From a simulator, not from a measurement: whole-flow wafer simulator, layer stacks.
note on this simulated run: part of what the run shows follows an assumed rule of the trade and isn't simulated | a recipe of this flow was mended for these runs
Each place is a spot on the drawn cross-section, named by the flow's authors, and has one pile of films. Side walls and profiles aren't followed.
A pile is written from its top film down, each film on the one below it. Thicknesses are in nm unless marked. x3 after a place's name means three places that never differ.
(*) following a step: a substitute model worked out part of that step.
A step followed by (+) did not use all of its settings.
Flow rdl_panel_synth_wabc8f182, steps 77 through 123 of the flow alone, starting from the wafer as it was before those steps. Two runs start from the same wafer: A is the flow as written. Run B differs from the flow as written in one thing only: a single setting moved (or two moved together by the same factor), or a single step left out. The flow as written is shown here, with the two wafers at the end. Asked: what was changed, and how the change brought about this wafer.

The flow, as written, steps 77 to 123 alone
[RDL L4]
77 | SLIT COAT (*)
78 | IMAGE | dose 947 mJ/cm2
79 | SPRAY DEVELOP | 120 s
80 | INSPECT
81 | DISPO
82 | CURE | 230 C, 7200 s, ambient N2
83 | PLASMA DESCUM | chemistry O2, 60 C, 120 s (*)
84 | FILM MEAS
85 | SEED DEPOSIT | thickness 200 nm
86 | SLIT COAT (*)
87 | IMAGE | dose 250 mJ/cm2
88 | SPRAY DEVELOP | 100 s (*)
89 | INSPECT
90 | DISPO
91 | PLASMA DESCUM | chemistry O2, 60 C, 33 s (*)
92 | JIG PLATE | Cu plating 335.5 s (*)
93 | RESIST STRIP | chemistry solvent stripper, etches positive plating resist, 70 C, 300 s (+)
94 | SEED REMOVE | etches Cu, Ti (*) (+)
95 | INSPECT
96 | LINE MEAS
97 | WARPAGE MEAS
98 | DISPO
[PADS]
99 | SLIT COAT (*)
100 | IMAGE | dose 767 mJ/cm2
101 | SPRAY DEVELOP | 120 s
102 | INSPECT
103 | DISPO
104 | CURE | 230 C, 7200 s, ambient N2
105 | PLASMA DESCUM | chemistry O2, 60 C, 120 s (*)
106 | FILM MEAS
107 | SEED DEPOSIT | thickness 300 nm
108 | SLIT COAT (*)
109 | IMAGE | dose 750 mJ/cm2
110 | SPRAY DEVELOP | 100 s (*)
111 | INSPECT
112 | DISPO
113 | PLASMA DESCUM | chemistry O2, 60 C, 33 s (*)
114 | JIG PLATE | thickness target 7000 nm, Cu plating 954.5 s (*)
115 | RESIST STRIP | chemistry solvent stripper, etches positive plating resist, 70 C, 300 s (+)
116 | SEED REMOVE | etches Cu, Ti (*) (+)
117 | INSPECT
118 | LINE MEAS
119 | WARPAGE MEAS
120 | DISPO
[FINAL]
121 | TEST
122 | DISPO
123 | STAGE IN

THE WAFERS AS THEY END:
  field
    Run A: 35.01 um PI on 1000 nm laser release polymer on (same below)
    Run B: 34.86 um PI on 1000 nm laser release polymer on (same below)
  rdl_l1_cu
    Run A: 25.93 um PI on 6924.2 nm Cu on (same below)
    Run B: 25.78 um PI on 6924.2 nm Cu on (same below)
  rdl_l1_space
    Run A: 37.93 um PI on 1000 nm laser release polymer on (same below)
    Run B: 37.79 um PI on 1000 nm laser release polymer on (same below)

What caused this: step 92, JIG PLATE: Cu plating 281.8 s was run, while the flow as written has Cu plating 335.5 s.

Step by step, how the change led to this:
  92 | JIG PLATE | Cu plating 335.5 s (*)
      rdl_l4_cu, rdl_l4_land, rdl_l4_via, pads_land, pads_via: A Cu gains 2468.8 | B Cu gains 2073.7
  99 | SLIT COAT (*)
      field: A PI gains 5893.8 | B PI gains 5746.5
      rdl_l1_cu: A PI gains 5874.7 | B PI gains 5727.6
      (also at 18 further places)
  108 | SLIT COAT (*)
      rdl_l4_cu: A ILINE-POS-THICK-GRADE-A gains 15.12 um (new film) | B ILINE-POS-THICK-GRADE-A gains 14.99 um (new film)
      rdl_l4_space: A ILINE-POS-THICK-GRADE-A gains 15.12 um (new film) | B ILINE-POS-THICK-GRADE-A gains 15 um (new film)
      (also at 6 further places)
  110 | SPRAY DEVELOP | 100 s (*)
      pads_cu: A ILINE-POS-THICK-GRADE-A loses 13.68 um (all of it) | B ILINE-POS-THICK-GRADE-A loses 13.66 um (all of it)
      pads_land: A ILINE-POS-THICK-GRADE-A loses 13.11 um (all of it) | B ILINE-POS-THICK-GRADE-A loses 13.14 um (all of it)
      (also at 1 further place)
  115 | RESIST STRIP | chemistry solvent stripper, etches positive plating resist, 70 C, 300 s (+)
      rdl_l4_cu: A ILINE-POS-THICK-GRADE-A loses 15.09 um (all of it) | B ILINE-POS-THICK-GRADE-A loses 14.96 um (all of it)
      rdl_l4_space: A ILINE-POS-THICK-GRADE-A loses 15.09 um (all of it) | B ILINE-POS-THICK-GRADE-A loses 14.98 um (all of it)
      (also at 3 further places)
